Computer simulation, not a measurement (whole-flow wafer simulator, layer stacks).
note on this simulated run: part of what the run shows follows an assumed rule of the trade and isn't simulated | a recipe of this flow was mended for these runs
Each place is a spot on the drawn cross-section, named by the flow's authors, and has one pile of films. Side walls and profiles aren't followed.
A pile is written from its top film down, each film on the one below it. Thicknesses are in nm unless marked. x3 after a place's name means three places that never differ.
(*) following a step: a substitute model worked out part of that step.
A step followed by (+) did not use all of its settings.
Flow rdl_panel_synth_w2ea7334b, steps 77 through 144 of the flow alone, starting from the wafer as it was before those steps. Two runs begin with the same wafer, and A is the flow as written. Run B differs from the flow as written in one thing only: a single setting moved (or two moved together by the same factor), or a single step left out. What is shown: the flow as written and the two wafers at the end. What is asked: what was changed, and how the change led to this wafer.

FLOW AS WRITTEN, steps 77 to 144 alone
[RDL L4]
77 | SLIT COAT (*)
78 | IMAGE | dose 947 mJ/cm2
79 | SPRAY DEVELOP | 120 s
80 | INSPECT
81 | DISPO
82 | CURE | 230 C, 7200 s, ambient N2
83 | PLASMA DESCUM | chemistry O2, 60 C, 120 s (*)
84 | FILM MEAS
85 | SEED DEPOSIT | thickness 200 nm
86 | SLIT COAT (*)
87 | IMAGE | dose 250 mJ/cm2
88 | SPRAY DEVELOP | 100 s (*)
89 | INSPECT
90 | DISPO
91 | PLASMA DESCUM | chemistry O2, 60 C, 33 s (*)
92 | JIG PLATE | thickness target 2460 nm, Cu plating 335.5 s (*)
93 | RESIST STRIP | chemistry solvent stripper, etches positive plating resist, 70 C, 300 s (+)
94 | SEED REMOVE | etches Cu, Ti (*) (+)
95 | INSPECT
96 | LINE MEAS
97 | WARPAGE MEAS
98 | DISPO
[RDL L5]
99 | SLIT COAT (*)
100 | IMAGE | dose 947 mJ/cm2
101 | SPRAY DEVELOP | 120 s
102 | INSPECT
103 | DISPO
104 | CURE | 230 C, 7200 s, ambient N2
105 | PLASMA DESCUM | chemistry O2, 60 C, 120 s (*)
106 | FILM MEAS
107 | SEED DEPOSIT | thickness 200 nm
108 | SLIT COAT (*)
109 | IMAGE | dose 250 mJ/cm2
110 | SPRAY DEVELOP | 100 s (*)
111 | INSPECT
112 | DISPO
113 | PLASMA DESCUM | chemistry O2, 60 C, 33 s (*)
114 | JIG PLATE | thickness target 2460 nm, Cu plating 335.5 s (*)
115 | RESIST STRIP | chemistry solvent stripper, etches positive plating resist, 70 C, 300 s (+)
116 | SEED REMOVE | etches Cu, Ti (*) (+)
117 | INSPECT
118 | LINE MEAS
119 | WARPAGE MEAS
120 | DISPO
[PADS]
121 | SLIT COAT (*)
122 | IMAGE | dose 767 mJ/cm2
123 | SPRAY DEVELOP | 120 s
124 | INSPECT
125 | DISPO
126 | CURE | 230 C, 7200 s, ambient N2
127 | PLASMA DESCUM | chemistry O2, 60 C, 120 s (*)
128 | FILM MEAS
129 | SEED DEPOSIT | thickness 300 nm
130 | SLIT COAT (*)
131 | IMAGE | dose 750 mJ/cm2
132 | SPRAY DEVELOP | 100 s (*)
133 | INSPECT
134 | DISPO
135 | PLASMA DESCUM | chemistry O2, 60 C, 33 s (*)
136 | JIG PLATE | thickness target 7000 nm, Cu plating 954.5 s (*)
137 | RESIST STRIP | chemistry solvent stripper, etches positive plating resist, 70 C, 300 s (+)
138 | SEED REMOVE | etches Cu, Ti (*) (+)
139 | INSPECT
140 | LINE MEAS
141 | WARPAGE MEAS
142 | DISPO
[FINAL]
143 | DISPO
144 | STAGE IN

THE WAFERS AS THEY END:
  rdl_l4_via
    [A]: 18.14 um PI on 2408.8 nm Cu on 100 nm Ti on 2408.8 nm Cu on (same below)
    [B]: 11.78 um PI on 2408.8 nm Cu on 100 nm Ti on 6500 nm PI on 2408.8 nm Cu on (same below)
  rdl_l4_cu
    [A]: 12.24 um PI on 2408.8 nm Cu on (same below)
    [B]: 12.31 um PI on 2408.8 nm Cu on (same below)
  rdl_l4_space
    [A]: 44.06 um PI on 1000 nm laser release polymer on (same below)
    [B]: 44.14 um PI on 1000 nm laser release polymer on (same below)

The reason: step 79, SPRAY DEVELOP: 120 s, was not run.

How this came from the change, step by step:
  86 | SLIT COAT (*)
      rdl_l4_cu: A ILINE-POS-THICK-GRADE-A gains 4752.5 (new film) | B ILINE-POS-THICK-GRADE-A gains 5109.1 (new film)
      rdl_l4_space: A ILINE-POS-THICK-GRADE-A gains 4439.2 (new film) | B ILINE-POS-THICK-GRADE-A gains 5027.3 (new film)
      (and at 2 other places as well)
  88 | SPRAY DEVELOP | 100 s (*)
      rdl_l4_cu: A ILINE-POS-THICK-GRADE-A loses 4752.5 (all of it) | B ILINE-POS-THICK-GRADE-A loses 5109.1 (all of it)
      rdl_l4_land: A ILINE-POS-THICK-GRADE-A loses 3532.2 (all of it) | B ILINE-POS-THICK-GRADE-A loses 4703.7 (all of it)
      (and at 1 other place as well)
  93 | RESIST STRIP | chemistry solvent stripper, etches positive plating resist, 70 C, 300 s (+)
      rdl_l4_space: A ILINE-POS-THICK-GRADE-A loses 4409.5 (all of it) | B ILINE-POS-THICK-GRADE-A loses 4997.6 (all of it)
  99 | SLIT COAT (*)
      rdl_l4_via: A PI gains 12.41 um (new film) | B PI gains 6190 (new film)
      rdl_l4_land: A PI gains 5938.3 (new film) | B PI gains 6087.7 (new film)
  108 | SLIT COAT (*)
      rdl_l4_via: A ILINE-POS-THICK-GRADE-A gains 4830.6 (new film) | B ILINE-POS-THICK-GRADE-A gains 4689.2 (new film)
  115 | RESIST STRIP | chemistry solvent stripper, etches positive plating resist, 70 C, 300 s (+)
      rdl_l4_via: A ILINE-POS-THICK-GRADE-A loses 4800.9 (all of it) | B ILINE-POS-THICK-GRADE-A loses 4659.5 (all of it)
  121 | SLIT COAT (*)
      rdl_l4_via: A PI gains 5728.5 | B PI gains 5588.7
  130 | SLIT COAT (*)
      rdl_l4_cu, rdl_l4_space: A ILINE-POS-THICK-GRADE-A gains 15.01 um (new film) | B ILINE-POS-THICK-GRADE-A gains 15.02 um (new film)
      rdl_l4_land: A ILINE-POS-THICK-GRADE-A gains 14.95 um (new film) | B ILINE-POS-THICK-GRADE-A gains 14.92 um (new film)
      (and at 1 other place as well)
  137 | RESIST STRIP | chemistry solvent stripper, etches positive plating resist, 70 C, 300 s (+)
      rdl_l4_cu, rdl_l4_space: A ILINE-POS-THICK-GRADE-A loses 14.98 um (all of it) | B ILINE-POS-THICK-GRADE-A loses 14.99 um (all of it)
      rdl_l4_land: A ILINE-POS-THICK-GRADE-A loses 14.92 um (all of it) | B ILINE-POS-THICK-GRADE-A loses 14.89 um (all of it)
      (and at 1 other place as well)
Taking metal films that touch as one body, rdl_l4_via has 2 bodies (between them, from the top down: PI 6500); the flow as written gives 1 body.
